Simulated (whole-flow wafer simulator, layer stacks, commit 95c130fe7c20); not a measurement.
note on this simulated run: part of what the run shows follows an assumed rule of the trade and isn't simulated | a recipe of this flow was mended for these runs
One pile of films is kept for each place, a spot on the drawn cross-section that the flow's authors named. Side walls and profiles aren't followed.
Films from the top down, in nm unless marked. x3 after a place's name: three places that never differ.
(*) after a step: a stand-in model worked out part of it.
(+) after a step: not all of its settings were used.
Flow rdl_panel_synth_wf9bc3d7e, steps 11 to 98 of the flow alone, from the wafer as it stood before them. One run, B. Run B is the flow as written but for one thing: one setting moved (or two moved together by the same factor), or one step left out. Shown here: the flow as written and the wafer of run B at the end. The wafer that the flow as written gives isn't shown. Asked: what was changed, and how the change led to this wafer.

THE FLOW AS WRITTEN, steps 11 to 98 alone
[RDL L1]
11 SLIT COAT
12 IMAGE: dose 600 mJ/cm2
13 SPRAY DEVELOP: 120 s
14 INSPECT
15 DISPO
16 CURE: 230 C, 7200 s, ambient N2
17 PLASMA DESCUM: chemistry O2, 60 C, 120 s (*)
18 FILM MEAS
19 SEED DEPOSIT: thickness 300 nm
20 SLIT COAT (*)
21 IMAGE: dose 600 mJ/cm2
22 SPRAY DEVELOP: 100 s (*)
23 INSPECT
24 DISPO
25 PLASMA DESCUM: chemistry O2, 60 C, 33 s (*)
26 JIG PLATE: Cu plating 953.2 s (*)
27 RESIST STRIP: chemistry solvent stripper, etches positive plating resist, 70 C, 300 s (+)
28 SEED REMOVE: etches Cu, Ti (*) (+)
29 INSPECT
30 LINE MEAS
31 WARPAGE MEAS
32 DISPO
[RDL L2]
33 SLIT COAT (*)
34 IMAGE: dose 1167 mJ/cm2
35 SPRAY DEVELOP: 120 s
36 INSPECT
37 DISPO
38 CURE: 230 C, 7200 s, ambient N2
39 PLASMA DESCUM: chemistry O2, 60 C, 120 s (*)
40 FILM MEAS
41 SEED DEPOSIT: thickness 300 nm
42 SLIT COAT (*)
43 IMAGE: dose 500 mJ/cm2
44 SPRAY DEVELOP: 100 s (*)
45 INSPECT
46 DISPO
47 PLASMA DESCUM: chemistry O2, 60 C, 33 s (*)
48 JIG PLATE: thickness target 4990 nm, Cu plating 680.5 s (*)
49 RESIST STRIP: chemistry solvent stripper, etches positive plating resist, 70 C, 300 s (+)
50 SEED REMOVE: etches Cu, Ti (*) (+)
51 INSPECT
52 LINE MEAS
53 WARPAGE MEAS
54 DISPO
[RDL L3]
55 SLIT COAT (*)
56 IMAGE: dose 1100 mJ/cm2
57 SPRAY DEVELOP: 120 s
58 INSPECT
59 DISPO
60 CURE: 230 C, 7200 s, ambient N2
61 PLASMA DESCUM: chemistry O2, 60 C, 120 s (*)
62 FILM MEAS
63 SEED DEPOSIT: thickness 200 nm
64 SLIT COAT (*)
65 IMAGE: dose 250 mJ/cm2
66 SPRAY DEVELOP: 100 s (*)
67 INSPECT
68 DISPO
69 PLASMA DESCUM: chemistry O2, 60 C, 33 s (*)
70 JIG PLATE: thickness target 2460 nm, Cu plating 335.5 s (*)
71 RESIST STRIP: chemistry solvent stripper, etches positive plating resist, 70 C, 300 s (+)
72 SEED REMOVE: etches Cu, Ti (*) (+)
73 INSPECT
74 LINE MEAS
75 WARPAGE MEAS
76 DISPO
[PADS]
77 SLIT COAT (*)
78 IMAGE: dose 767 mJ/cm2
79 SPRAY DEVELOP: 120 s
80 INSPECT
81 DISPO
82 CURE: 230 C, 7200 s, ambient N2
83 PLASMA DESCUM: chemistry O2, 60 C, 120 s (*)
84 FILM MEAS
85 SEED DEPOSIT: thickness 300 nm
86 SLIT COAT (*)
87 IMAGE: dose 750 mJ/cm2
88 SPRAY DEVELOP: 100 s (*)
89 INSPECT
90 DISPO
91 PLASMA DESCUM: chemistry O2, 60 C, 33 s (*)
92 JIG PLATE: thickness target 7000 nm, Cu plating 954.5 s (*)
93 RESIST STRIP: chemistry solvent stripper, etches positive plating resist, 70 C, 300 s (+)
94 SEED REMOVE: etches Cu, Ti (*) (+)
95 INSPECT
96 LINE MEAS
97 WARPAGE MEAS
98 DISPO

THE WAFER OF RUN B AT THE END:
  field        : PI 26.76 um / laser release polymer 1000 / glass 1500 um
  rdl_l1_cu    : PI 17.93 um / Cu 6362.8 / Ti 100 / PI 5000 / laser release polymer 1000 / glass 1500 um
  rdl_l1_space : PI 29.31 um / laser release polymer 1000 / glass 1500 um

The cause: step 26, JIG PLATE: Cu plating 876.9 s was run, where the flow has Cu plating 953.2 s.

How the change led to this, step by step:
  26 JIG PLATE: Cu plating 953.2 s (*)
      rdl_l1_cu, rdl_l1_via, rdl_l1_rim, rdl_l2_land, rdl_l2_via: Cu +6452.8 (as written it would be: Cu +7014.2)
  33 SLIT COAT (*)
      rdl_l1_space: PI +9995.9 (as written it would be: PI +10.38 um)
      rdl_l2_cu, rdl_l2_space: PI +9623.1 (as written it would be: PI +9908.1)
  42 SLIT COAT (*)
      rdl_l2_cu, rdl_l2_space: ILINE-POS-THICK-GRADE-A +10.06 um (new film) (as written it would be: ILINE-POS-THICK-GRADE-A +10.13 um (new film))
      rdl_l1_space: ILINE-POS-THICK-GRADE-A +10.45 um (new film) (as written it would be: ILINE-POS-THICK-GRADE-A +10.52 um (new film))
      (and at 2 more places)
  44 SPRAY DEVELOP: 100 s (*)
      rdl_l2_cu: ILINE-POS-THICK-GRADE-A -10.06 um (all of it) (as written it would be: ILINE-POS-THICK-GRADE-A -10.13 um (all of it))
      rdl_l2_via: ILINE-POS-THICK-GRADE-A -12.59 um (all of it) (as written it would be: ILINE-POS-THICK-GRADE-A -12.5 um (all of it))
  49 RESIST STRIP: chemistry solvent stripper, etches positive plating resist, 70 C, 300 s (+)
      rdl_l1_space: ILINE-POS-THICK-GRADE-A -10.42 um (all of it) (as written it would be: ILINE-POS-THICK-GRADE-A -10.49 um (all of it))
      rdl_l1_via: ILINE-POS-THICK-GRADE-A -10.12 um (all of it) (as written it would be: ILINE-POS-THICK-GRADE-A -10.05 um (all of it))
      (and at 1 more place)
  55 SLIT COAT (*)
      rdl_l2_space: PI +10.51 um (as written it would be: PI +10.58 um)
      rdl_l2_via: PI +10.82 um (new film) (as written it would be: PI +10.74 um (new film))
  86 SLIT COAT (*)
      rdl_l1_cu: ILINE-POS-THICK-GRADE-A +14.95 um (new film) (as written it would be: ILINE-POS-THICK-GRADE-A +14.96 um (new film))
      rdl_l1_space: ILINE-POS-THICK-GRADE-A +15.03 um (new film) (as written it would be: ILINE-POS-THICK-GRADE-A +15.05 um (new film))
      (and at 5 more places)
  93 RESIST STRIP: chemistry solvent stripper, etches positive plating resist, 70 C, 300 s (+)
      rdl_l1_cu: ILINE-POS-THICK-GRADE-A -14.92 um (all of it) (as written it would be: ILINE-POS-THICK-GRADE-A -14.93 um (all of it))
      rdl_l1_space: ILINE-POS-THICK-GRADE-A -15 um (all of it) (as written it would be: ILINE-POS-THICK-GRADE-A -15.02 um (all of it))
      (and at 5 more places)
